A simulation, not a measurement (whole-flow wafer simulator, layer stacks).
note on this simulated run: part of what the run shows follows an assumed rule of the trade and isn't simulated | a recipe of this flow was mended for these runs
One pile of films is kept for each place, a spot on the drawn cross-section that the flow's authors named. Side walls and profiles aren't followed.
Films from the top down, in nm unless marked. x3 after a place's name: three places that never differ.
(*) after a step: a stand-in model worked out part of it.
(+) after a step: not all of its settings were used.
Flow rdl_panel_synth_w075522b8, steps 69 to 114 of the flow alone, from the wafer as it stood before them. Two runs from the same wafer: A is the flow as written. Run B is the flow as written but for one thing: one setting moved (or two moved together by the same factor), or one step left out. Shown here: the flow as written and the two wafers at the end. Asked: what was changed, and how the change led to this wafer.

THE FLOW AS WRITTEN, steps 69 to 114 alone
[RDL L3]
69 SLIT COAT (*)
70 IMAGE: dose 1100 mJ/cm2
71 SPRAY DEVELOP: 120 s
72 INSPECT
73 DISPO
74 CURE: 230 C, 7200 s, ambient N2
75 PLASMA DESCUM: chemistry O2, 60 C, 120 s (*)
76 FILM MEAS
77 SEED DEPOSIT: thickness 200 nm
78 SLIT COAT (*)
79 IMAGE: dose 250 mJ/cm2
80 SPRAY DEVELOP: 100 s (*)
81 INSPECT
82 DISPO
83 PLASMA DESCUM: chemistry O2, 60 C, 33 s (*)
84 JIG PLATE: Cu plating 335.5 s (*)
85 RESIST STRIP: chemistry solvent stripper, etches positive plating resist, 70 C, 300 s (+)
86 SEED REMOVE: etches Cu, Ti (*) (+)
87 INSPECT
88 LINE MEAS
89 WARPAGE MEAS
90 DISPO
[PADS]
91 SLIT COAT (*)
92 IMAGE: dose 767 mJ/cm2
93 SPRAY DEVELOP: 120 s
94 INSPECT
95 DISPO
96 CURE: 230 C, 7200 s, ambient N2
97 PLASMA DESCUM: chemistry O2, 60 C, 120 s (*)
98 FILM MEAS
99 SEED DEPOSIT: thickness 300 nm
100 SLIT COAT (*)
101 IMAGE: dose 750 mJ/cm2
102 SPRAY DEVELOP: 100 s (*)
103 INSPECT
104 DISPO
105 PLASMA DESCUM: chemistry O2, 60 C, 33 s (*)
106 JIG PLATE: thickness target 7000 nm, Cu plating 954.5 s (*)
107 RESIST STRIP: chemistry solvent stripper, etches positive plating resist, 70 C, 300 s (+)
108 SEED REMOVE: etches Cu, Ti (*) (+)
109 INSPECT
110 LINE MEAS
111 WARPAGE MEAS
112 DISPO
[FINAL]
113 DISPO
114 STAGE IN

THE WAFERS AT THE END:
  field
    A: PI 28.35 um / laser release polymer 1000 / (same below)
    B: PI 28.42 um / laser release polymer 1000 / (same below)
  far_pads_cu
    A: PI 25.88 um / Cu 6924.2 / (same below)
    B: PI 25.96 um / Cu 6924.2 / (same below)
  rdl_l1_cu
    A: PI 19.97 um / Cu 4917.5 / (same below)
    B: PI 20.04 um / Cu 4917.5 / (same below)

The cause: step 84, JIG PLATE: Cu plating 362.3 s was run, where the flow has Cu plating 335.5 s.

How the change led to this, step by step:
  84 JIG PLATE: Cu plating 335.5 s (*)
      rdl_l3_cu, rdl_l3_land, rdl_l3_via, pads_land, pads_via: A Cu +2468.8 | B Cu +2666
  91 SLIT COAT (*)
      rdl_l3_space: A PI +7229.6 | B PI +7431.9
      rdl_l2_rim: A PI +6596.5 | B PI +6834.6
      (and at 3 more places)
  100 SLIT COAT (*)
      rdl_l1_via: A ILINE-POS-THICK-GRADE-A +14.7 um (new film) | B ILINE-POS-THICK-GRADE-A +14.71 um (new film)
      rdl_l3_cu: A ILINE-POS-THICK-GRADE-A +15.28 um (new film) | B ILINE-POS-THICK-GRADE-A +15.34 um (new film)
      (and at 8 more places)
  102 SPRAY DEVELOP: 100 s (*)
      pads_cu: A ILINE-POS-THICK-GRADE-A -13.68 um (all of it) | B ILINE-POS-THICK-GRADE-A -13.69 um (all of it)
      pads_land: A ILINE-POS-THICK-GRADE-A -13.11 um (all of it) | B ILINE-POS-THICK-GRADE-A -13.1 um (all of it)
      (and at 1 more place)
  107 RESIST STRIP: chemistry solvent stripper, etches positive plating resist, 70 C, 300 s (+)
      rdl_l3_cu: A ILINE-POS-THICK-GRADE-A -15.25 um (all of it) | B ILINE-POS-THICK-GRADE-A -15.31 um (all of it)
      rdl_l3_space: A ILINE-POS-THICK-GRADE-A -15.28 um (all of it) | B ILINE-POS-THICK-GRADE-A -15.34 um (all of it)
      (and at 4 more places)
